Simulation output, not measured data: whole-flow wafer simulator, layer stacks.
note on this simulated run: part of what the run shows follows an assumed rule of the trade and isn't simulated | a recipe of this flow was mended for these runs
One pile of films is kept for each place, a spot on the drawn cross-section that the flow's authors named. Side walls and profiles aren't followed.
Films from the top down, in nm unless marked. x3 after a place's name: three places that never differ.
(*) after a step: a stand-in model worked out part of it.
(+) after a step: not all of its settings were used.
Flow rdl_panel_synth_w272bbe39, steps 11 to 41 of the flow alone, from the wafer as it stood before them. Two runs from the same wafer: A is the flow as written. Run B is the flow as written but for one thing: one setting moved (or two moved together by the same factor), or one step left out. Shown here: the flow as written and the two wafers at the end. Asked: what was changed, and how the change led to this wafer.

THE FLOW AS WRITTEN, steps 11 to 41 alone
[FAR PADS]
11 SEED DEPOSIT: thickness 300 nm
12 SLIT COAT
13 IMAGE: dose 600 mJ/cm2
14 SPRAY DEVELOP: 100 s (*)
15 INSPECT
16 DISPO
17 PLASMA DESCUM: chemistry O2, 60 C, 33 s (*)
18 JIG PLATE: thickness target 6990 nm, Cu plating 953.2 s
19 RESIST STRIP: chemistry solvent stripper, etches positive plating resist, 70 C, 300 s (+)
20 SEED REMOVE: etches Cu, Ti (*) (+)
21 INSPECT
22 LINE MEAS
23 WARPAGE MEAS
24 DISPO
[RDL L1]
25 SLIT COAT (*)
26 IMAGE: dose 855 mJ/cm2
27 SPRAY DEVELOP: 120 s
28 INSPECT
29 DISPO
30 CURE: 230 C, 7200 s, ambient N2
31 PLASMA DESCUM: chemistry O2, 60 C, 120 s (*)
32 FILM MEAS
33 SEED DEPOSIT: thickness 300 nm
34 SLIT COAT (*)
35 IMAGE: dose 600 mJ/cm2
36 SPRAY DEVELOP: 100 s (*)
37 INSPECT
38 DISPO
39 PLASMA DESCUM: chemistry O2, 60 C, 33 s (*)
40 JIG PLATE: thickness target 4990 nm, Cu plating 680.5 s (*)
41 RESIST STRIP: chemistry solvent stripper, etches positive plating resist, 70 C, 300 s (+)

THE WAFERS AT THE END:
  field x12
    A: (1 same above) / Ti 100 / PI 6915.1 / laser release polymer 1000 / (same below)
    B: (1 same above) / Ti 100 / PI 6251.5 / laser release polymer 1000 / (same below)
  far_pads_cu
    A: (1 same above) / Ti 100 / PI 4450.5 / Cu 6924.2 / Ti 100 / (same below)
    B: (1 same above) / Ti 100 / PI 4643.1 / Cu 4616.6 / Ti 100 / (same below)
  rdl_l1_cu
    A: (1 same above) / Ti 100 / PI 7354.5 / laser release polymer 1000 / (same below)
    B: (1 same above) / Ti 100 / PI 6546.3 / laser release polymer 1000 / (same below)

The cause: step 18, JIG PLATE: Cu plating 639.6 s was run, where the flow has Cu plating 953.2 s.

How the change led to this, step by step:
  18 JIG PLATE: thickness target 6990 nm, Cu plating 953.2 s
      far_pads_cu, rdl_l1_land, rdl_l1_via: A Cu +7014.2 | B Cu +4706.6
  25 SLIT COAT (*)
      field x12, rdl_l1_rim x3: A PI +6915.1 (new film) | B PI +6251.5 (new film)
      far_pads_cu: A PI +4450.5 (new film) | B PI +4643.1 (new film)
      (and at 2 more places)
  34 SLIT COAT (*)
      rdl_l1_land: A ILINE-POS-THICK-GRADE-A +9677 (new film) | B ILINE-POS-THICK-GRADE-A +10.08 um (new film)
      far_pads_cu: A ILINE-POS-THICK-GRADE-A +10.3 um (new film) | B ILINE-POS-THICK-GRADE-A +10.69 um (new film)
      (and at 3 more places)
  36 SPRAY DEVELOP: 100 s (*)
      rdl_l1_land: A ILINE-POS-THICK-GRADE-A -9677 (all of it) | B ILINE-POS-THICK-GRADE-A -10.08 um (all of it)
      rdl_l1_cu: A ILINE-POS-THICK-GRADE-A -12.38 um (all of it) | B ILINE-POS-THICK-GRADE-A -12.2 um (all of it)
      (and at 1 more place)
  41 RESIST STRIP: chemistry solvent stripper, etches positive plating resist, 70 C, 300 s (+)
      far_pads_cu: A ILINE-POS-THICK-GRADE-A -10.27 um (all of it) | B ILINE-POS-THICK-GRADE-A -10.66 um (all of it)
      rdl_l1_space: A ILINE-POS-THICK-GRADE-A -12.36 um (all of it) | B ILINE-POS-THICK-GRADE-A -12.18 um (all of it)
